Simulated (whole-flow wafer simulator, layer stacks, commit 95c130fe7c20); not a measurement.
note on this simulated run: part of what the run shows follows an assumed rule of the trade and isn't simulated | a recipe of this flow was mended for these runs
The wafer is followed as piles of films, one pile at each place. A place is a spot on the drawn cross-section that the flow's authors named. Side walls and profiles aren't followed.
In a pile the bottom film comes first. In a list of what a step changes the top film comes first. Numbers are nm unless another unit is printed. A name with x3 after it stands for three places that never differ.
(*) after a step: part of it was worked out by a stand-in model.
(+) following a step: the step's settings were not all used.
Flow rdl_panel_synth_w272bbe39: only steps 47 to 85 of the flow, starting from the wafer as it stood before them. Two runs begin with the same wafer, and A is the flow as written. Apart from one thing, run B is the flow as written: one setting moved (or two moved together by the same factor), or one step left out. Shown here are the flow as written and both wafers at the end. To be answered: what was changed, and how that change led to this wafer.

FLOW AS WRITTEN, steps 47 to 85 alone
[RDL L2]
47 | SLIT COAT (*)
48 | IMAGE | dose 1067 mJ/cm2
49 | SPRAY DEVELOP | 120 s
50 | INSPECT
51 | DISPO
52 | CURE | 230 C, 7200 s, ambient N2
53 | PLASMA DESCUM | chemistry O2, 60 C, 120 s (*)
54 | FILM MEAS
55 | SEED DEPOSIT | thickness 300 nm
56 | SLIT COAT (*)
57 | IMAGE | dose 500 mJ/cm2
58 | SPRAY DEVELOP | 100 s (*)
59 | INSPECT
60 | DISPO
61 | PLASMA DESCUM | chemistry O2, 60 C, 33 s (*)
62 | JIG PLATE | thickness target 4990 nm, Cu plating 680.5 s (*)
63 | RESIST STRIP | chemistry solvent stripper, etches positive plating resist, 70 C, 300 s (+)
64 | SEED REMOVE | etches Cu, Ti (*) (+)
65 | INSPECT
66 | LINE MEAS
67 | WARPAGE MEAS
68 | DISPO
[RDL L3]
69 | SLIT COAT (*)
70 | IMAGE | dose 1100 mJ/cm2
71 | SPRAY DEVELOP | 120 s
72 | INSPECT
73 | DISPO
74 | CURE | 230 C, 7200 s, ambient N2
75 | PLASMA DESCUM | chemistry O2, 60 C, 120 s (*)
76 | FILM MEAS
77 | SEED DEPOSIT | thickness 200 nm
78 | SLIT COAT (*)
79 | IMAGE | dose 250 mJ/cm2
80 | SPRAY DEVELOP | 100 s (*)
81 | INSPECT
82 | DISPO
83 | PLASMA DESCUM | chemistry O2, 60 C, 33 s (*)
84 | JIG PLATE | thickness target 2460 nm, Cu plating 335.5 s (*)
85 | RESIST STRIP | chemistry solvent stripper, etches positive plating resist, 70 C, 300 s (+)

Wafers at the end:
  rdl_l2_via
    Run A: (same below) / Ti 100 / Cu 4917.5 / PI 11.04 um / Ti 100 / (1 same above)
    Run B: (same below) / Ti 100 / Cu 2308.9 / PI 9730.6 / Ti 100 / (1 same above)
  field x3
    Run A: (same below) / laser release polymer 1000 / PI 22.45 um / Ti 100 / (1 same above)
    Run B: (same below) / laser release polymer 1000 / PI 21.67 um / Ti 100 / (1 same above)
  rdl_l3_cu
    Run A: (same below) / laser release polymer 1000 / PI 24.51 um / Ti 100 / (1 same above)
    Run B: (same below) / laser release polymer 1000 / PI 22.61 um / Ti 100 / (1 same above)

The reason: step 62, JIG PLATE: Cu plating 326 s was run, whereas the flow has Cu plating 680.5 s.

The path from the change to this, step by step:
  62 | JIG PLATE | thickness target 4990 nm, Cu plating 680.5 s (*)
      rdl_l2_cu, rdl_l2_land, rdl_l2_via, rdl_l2_rim, rdl_l3_land, rdl_l3_via: A Cu gains 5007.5 | B Cu gains 2398.9
  69 | SLIT COAT (*)
      rdl_l2_space: A PI gains 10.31 um | B PI gains 8256.4
      rdl_l2_via: A PI gains 11.04 um (new film) | B PI gains 9730.6 (new film)
      (also at 16 further places)
  78 | SLIT COAT (*)
      rdl_l2_cu: A ILINE-POS-THICK-GRADE-A gains 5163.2 (new film) | B ILINE-POS-THICK-GRADE-A gains 4997.4 (new film)
      rdl_l2_space: A ILINE-POS-THICK-GRADE-A gains 5535.4 (new film) | B ILINE-POS-THICK-GRADE-A gains 5179.4 (new film)
      (also at 7 further places)
  80 | SPRAY DEVELOP | 100 s (*)
      rdl_l3_cu: A ILINE-POS-THICK-GRADE-A loses 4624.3 (all of it) | B ILINE-POS-THICK-GRADE-A loses 4435.4 (all of it)
      rdl_l3_land: A ILINE-POS-THICK-GRADE-A loses 2880.1 (all of it) | B ILINE-POS-THICK-GRADE-A loses 3061.7 (all of it)
      (also at 1 further place)
  85 | RESIST STRIP | chemistry solvent stripper, etches positive plating resist, 70 C, 300 s (+)
      rdl_l2_cu: A ILINE-POS-THICK-GRADE-A loses 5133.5 (all of it) | B ILINE-POS-THICK-GRADE-A loses 4967.7 (all of it)
      rdl_l2_space: A ILINE-POS-THICK-GRADE-A loses 5505.7 (all of it) | B ILINE-POS-THICK-GRADE-A loses 5149.7 (all of it)
      (also at 4 further places)
